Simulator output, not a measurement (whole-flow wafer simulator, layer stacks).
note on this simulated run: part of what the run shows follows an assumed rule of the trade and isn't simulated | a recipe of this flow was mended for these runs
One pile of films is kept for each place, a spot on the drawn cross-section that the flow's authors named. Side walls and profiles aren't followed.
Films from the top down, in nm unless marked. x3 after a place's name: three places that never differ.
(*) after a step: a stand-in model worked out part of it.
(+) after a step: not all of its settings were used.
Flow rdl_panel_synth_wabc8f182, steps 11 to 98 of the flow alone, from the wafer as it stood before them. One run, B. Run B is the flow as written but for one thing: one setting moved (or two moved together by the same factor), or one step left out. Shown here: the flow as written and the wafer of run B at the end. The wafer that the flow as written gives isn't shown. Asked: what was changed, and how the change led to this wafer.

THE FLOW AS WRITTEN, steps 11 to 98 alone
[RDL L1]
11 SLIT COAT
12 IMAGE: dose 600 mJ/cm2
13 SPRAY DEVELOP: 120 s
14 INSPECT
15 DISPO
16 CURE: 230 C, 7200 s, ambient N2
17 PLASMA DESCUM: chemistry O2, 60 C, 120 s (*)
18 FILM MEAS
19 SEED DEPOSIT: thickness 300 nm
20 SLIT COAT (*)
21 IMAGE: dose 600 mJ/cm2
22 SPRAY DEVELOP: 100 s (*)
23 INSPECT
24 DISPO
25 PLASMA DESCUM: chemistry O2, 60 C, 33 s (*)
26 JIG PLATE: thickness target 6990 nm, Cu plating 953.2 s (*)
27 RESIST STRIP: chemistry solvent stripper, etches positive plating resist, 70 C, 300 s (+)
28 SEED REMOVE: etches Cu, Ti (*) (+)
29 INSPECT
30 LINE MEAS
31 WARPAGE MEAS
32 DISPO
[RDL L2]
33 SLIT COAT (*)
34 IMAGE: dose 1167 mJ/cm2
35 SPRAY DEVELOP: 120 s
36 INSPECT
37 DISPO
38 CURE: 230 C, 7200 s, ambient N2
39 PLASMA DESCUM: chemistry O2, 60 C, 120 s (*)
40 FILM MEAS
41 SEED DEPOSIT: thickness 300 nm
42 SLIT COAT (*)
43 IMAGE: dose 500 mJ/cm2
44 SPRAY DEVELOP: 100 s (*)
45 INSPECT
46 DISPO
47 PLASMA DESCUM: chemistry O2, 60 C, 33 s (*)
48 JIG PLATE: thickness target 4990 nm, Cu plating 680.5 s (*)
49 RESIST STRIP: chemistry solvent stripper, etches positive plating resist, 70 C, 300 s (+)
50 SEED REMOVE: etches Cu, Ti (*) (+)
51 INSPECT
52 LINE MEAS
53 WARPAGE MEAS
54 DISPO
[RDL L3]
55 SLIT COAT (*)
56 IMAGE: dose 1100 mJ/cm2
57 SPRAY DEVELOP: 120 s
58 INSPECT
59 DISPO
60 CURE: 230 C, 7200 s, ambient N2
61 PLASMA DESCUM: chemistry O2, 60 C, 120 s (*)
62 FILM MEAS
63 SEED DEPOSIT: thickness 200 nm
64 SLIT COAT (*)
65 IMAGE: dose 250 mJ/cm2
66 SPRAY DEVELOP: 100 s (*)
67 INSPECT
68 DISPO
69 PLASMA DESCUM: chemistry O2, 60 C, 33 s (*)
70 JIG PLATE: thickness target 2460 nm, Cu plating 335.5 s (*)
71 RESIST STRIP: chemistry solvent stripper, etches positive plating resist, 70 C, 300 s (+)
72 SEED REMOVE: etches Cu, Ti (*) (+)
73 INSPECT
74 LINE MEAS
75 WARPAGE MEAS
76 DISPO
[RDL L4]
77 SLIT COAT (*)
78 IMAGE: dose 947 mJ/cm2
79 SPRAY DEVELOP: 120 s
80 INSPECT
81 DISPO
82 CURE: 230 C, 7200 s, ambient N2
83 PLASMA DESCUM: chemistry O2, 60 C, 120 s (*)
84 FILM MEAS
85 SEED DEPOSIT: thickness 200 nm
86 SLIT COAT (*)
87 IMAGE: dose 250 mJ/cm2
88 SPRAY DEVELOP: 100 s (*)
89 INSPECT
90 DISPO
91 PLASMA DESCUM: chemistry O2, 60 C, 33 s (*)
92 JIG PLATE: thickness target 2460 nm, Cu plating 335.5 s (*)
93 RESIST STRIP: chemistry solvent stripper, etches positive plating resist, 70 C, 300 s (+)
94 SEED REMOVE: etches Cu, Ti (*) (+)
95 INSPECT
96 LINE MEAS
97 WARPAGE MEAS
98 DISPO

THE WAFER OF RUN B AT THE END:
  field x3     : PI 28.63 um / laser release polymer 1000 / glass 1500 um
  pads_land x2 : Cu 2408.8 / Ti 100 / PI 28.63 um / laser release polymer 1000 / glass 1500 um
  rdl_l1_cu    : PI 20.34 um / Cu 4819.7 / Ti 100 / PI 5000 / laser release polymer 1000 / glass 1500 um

The cause: step 26, JIG PLATE: Cu plating 667.2 s was run, where the flow has Cu plating 953.2 s.

How the change led to this, step by step:
  26 JIG PLATE: thickness target 6990 nm, Cu plating 953.2 s (*)
      rdl_l1_cu, rdl_l1_via, rdl_l1_rim, rdl_l2_land, rdl_l2_via: Cu +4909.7 (as written it would be: Cu +7014.2)
  33 SLIT COAT (*)
      rdl_l1_space: PI +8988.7 (as written it would be: PI +10.38 um)
      field x3, rdl_l3_cu, rdl_l3_space and 9 more: PI +7578.7 (as written it would be: PI +8062.5)
      (and at 5 more places)
  42 SLIT COAT (*)
      rdl_l2_cu, rdl_l2_space: ILINE-POS-THICK-GRADE-A +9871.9 (new film) (as written it would be: ILINE-POS-THICK-GRADE-A +10.13 um (new film))
      rdl_l1_space: ILINE-POS-THICK-GRADE-A +10.23 um (new film) (as written it would be: ILINE-POS-THICK-GRADE-A +10.52 um (new film))
      (and at 3 more places)
  44 SPRAY DEVELOP: 100 s (*)
      rdl_l2_cu: ILINE-POS-THICK-GRADE-A -9871.9 (all of it) (as written it would be: ILINE-POS-THICK-GRADE-A -10.13 um (all of it))
      rdl_l2_land: ILINE-POS-THICK-GRADE-A -7430.4 (all of it) (as written it would be: ILINE-POS-THICK-GRADE-A -7139.5 (all of it))
      (and at 1 more place)
  49 RESIST STRIP: chemistry solvent stripper, etches positive plating resist, 70 C, 300 s (+)
      rdl_l2_space: ILINE-POS-THICK-GRADE-A -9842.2 (all of it) (as written it would be: ILINE-POS-THICK-GRADE-A -10.1 um (all of it))
      rdl_l1_space: ILINE-POS-THICK-GRADE-A -10.2 um (all of it) (as written it would be: ILINE-POS-THICK-GRADE-A -10.49 um (all of it))
      (and at 1 more place)
  55 SLIT COAT (*)
      rdl_l1_space: PI +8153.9 (as written it would be: PI +8409.5)
      rdl_l1_via: PI +8239.9 (as written it would be: PI +8010.4)
      (and at 4 more places)
  64 SLIT COAT (*)
      rdl_l1_space: ILINE-POS-THICK-GRADE-A +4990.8 (new film) (as written it would be: ILINE-POS-THICK-GRADE-A +5109.9 (new film))
      rdl_l1_via: ILINE-POS-THICK-GRADE-A +5118.1 (new film) (as written it would be: ILINE-POS-THICK-GRADE-A +4989.6 (new film))
      (and at 3 more places)
  71 RESIST STRIP: chemistry solvent stripper, etches positive plating resist, 70 C, 300 s (+)
      rdl_l1_space: ILINE-POS-THICK-GRADE-A -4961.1 (all of it) (as written it would be: ILINE-POS-THICK-GRADE-A -5080.2 (all of it))
      rdl_l1_via: ILINE-POS-THICK-GRADE-A -5088.4 (all of it) (as written it would be: ILINE-POS-THICK-GRADE-A -4959.9 (all of it))
      (and at 3 more places)
